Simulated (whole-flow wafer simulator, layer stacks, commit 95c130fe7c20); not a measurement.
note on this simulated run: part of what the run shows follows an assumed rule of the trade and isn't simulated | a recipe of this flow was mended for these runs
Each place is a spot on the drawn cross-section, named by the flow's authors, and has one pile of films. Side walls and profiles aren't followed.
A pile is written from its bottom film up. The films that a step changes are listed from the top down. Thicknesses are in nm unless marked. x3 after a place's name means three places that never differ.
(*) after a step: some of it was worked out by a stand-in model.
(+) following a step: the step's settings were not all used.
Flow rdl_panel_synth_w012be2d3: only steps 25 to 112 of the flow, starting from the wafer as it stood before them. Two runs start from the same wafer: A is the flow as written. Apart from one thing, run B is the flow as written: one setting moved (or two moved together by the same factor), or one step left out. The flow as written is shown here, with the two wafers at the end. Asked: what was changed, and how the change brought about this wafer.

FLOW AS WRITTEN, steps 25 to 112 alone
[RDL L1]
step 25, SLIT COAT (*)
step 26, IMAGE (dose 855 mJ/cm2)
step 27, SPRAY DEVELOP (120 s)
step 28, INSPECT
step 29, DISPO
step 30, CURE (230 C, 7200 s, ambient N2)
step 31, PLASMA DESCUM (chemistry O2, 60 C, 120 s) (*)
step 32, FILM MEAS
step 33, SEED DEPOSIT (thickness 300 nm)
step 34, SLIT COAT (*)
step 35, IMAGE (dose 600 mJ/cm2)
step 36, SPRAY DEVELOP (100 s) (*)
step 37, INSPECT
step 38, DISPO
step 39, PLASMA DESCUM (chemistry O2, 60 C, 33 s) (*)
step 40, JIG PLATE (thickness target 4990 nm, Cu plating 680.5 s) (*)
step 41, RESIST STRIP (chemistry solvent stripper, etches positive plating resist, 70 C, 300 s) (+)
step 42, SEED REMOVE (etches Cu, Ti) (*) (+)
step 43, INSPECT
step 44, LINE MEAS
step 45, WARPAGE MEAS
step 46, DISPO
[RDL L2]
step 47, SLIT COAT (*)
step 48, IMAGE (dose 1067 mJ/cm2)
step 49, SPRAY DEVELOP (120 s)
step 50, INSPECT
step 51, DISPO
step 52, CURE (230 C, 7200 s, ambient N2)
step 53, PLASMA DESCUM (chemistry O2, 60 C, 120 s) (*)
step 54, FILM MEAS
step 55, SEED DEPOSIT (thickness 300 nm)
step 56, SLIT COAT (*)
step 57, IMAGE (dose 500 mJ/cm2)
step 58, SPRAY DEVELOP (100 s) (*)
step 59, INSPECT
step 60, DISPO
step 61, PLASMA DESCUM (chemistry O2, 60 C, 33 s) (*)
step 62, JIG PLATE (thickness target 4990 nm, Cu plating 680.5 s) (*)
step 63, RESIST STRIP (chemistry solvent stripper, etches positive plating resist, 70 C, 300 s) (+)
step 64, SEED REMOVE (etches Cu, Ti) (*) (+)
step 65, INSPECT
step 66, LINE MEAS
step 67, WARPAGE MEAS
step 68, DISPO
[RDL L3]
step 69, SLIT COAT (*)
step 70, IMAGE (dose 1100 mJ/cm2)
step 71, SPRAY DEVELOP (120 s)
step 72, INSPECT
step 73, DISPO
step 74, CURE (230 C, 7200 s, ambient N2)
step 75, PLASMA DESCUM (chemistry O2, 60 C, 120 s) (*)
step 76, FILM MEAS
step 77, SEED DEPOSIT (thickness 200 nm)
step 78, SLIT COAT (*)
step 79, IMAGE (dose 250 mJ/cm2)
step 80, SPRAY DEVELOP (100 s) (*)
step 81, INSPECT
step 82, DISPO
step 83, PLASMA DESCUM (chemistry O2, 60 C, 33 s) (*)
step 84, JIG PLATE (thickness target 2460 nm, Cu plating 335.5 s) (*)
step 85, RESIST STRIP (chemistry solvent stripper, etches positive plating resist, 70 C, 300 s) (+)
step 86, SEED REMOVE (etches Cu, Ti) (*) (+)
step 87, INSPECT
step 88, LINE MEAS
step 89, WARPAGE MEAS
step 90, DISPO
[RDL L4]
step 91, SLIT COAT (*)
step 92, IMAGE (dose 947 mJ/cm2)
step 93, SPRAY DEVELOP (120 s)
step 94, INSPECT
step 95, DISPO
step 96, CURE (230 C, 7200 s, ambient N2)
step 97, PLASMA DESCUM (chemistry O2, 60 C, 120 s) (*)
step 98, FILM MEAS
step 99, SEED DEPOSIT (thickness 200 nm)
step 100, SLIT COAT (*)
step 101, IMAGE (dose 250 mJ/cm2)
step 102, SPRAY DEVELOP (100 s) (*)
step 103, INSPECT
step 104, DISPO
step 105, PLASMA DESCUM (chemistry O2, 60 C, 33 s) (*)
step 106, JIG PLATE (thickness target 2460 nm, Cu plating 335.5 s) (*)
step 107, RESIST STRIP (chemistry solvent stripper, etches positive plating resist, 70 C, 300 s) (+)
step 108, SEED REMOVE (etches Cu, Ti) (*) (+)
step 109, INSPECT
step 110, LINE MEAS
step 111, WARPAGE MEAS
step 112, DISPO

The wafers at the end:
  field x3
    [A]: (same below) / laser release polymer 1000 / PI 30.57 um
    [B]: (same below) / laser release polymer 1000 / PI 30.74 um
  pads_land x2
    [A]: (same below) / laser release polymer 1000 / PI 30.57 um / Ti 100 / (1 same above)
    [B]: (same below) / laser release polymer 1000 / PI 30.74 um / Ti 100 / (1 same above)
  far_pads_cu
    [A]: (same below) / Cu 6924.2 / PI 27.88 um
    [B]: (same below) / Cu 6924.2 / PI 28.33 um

Cause: step 40, JIG PLATE: Cu plating 782.6 s was run, whereas the flow has Cu plating 680.5 s.

How this came from the change, step by step:
  step 40, JIG PLATE (thickness target 4990 nm, Cu plating 680.5 s) (*)
      rdl_l1_cu, rdl_l1_land, rdl_l1_via, rdl_l1_rim, rdl_l2_land, rdl_l2_via: A Cu gains 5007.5 | B Cu gains 5758.9
  step 47, SLIT COAT (*)
      rdl_l1_space: A PI gains 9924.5 | B PI gains 10.26 um
      field x3, rdl_l3_cu, rdl_l3_space and 9 more: A PI gains 7600.9 | B PI gains 7772.3
      (and at 5 other places as well)
  step 56, SLIT COAT (*)
      far_pads_cu: A ILINE-POS-THICK-GRADE-A gains 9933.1 (new film) | B ILINE-POS-THICK-GRADE-A gains 10.02 um (new film)
      rdl_l1_cu: A ILINE-POS-THICK-GRADE-A gains 10.04 um (new film) | B ILINE-POS-THICK-GRADE-A gains 9961 (new film)
      (and at 2 other places as well)
  step 58, SPRAY DEVELOP (100 s) (*)
      rdl_l2_via: A ILINE-POS-THICK-GRADE-A loses 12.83 um (all of it) | B ILINE-POS-THICK-GRADE-A loses 12.71 um (all of it)
  step 63, RESIST STRIP (chemistry solvent stripper, etches positive plating resist, 70 C, 300 s) (+)
      rdl_l1_cu: A ILINE-POS-THICK-GRADE-A loses 10.01 um (all of it) | B ILINE-POS-THICK-GRADE-A loses 9931.3 (all of it)
      rdl_l1_space: A ILINE-POS-THICK-GRADE-A loses 10.99 um (all of it) | B ILINE-POS-THICK-GRADE-A loses 11.1 um (all of it)
  step 69, SLIT COAT (*)
      rdl_l2_space: A PI gains 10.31 um | B PI gains 10.42 um
      rdl_l2_via: A PI gains 11.04 um (new film) | B PI gains 10.93 um (new film)
